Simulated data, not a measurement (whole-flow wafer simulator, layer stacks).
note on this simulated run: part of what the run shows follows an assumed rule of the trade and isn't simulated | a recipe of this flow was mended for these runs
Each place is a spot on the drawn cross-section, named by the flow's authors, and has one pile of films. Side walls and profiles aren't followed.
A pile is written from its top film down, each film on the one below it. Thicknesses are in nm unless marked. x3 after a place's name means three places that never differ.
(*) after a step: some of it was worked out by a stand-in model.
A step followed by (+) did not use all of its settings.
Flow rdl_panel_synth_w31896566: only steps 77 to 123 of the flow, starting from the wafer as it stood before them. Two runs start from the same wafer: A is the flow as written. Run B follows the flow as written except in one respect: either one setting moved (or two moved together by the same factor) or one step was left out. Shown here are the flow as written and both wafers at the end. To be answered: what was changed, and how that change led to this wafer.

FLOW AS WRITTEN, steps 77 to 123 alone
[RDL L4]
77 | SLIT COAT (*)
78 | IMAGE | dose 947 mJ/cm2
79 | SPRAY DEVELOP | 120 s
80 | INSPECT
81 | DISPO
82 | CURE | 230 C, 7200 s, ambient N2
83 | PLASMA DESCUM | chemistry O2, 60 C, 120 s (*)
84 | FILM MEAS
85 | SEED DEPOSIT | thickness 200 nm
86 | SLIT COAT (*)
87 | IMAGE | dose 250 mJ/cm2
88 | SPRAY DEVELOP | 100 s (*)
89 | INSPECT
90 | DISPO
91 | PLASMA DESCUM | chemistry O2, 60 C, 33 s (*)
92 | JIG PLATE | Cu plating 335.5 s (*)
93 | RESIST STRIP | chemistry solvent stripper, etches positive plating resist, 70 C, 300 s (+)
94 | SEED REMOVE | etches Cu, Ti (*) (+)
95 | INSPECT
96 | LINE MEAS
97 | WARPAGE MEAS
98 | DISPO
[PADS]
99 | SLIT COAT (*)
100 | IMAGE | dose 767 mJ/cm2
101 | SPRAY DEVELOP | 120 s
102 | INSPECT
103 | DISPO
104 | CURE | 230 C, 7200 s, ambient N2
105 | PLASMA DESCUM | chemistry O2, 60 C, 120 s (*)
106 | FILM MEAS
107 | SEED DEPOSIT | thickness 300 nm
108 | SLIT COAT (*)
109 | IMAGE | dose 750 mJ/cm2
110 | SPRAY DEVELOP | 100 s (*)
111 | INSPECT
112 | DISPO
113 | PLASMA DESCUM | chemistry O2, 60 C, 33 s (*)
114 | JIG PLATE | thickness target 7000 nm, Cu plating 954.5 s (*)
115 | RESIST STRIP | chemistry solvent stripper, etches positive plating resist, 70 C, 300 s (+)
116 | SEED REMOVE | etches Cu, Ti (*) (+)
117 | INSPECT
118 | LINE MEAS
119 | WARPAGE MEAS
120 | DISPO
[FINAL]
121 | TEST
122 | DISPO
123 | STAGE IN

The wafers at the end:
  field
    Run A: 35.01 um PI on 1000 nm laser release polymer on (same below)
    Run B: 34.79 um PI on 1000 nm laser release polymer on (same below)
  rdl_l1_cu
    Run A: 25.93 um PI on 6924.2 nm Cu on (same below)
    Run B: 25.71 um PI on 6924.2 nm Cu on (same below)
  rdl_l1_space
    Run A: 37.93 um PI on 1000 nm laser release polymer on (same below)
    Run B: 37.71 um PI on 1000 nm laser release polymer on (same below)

What caused this: step 92, JIG PLATE: Cu plating 255 s was run, whereas the flow has Cu plating 335.5 s.

The path from the change to this, step by step:
  92 | JIG PLATE | Cu plating 335.5 s (*)
      rdl_l4_cu, rdl_l4_land, rdl_l4_via, pads_land, pads_via: A +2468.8 Cu | B +1876.5 Cu
  99 | SLIT COAT (*)
      field: A +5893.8 PI | B +5673.9 PI
      rdl_l1_cu: A +5874.7 PI | B +5655.1 PI
      (also at 18 further places)
  108 | SLIT COAT (*)
      rdl_l4_cu: A +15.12 um ILINE-POS-THICK-GRADE-A (new film) | B +14.92 um ILINE-POS-THICK-GRADE-A (new film)
      rdl_l4_space: A +15.12 um ILINE-POS-THICK-GRADE-A (new film) | B +14.95 um ILINE-POS-THICK-GRADE-A (new film)
      (also at 6 further places)
  110 | SPRAY DEVELOP | 100 s (*)
      pads_cu: A -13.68 um ILINE-POS-THICK-GRADE-A (all of it) | B -13.65 um ILINE-POS-THICK-GRADE-A (all of it)
      pads_land: A -13.11 um ILINE-POS-THICK-GRADE-A (all of it) | B -13.16 um ILINE-POS-THICK-GRADE-A (all of it)
      (also at 1 further place)
  114 | JIG PLATE | thickness target 7000 nm, Cu plating 954.5 s (*)
      pads_via: A +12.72 um Au/Ni/Cu (new film) | B +12.8 um Au/Ni/Cu (new film)
  115 | RESIST STRIP | chemistry solvent stripper, etches positive plating resist, 70 C, 300 s (+)
      rdl_l4_cu: A -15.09 um ILINE-POS-THICK-GRADE-A (all of it) | B -14.89 um ILINE-POS-THICK-GRADE-A (all of it)
      rdl_l4_space: A -15.09 um ILINE-POS-THICK-GRADE-A (all of it) | B -14.92 um ILINE-POS-THICK-GRADE-A (all of it)
      (also at 3 further places)
